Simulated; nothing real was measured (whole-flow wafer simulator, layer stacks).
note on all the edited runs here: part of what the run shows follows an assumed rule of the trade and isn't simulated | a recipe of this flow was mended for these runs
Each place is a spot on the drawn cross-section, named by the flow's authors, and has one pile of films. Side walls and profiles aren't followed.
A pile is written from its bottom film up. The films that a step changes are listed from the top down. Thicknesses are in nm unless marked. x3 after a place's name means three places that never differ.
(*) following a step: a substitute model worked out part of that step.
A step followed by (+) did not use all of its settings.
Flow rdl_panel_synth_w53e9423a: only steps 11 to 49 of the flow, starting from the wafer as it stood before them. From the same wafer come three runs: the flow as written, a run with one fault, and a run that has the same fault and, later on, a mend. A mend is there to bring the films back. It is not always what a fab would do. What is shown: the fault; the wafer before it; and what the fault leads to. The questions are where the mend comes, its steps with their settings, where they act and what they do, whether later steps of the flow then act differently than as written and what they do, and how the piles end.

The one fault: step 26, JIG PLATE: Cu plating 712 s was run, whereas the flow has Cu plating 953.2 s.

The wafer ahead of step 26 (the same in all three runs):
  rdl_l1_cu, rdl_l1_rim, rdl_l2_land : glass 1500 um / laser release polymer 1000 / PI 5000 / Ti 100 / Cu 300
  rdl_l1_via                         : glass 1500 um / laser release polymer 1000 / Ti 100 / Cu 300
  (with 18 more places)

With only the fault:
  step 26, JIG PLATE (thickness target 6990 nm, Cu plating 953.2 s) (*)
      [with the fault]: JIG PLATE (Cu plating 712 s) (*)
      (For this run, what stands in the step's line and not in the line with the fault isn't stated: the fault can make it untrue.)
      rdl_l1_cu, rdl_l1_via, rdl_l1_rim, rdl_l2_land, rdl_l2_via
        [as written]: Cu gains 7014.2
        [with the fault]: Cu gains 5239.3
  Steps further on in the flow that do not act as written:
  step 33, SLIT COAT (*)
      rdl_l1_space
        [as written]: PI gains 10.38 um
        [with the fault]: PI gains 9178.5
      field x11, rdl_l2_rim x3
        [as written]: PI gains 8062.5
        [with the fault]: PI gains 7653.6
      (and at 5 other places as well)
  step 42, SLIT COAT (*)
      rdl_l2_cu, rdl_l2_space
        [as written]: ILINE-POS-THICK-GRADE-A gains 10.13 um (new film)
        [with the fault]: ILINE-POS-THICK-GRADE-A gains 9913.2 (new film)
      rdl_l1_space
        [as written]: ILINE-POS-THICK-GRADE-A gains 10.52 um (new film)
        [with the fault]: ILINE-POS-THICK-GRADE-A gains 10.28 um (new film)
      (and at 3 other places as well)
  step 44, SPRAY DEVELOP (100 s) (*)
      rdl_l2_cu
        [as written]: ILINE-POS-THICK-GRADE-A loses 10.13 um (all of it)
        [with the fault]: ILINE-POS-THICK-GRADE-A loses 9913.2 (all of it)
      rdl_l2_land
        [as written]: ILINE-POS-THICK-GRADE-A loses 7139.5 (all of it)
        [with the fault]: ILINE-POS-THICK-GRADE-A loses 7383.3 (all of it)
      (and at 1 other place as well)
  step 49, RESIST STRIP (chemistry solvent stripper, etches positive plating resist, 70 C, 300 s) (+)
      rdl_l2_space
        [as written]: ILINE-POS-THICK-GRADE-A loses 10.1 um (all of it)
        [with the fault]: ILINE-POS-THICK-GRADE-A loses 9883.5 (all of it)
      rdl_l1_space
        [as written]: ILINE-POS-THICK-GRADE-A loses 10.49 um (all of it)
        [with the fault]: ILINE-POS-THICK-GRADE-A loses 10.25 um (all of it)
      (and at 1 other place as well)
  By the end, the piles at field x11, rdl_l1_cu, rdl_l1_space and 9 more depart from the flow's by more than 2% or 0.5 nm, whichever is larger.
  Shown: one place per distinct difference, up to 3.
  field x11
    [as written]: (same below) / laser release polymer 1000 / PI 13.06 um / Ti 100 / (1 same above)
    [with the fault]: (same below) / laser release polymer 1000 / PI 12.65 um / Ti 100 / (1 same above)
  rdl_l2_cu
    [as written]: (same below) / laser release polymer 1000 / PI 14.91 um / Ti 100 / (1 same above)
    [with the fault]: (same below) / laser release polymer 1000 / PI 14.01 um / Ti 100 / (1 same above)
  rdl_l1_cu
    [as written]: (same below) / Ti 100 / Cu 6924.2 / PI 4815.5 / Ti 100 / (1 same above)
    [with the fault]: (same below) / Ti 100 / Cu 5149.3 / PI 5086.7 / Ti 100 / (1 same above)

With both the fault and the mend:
  After step 26 comes the mend.
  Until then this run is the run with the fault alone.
  step 26a, JIG PLATE (Cu plating 241.2 s) (*) (a further turn of the flow's step 26, with different settings)
      rdl_l1_cu, rdl_l1_via, rdl_l1_rim, rdl_l2_land, rdl_l2_via
        Cu gains 1774.9
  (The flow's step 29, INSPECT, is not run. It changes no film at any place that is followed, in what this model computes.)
  Later steps of the flow that are run all act as written at every place that is followed.
  The piles end the same as the flow's at every place that both follow.
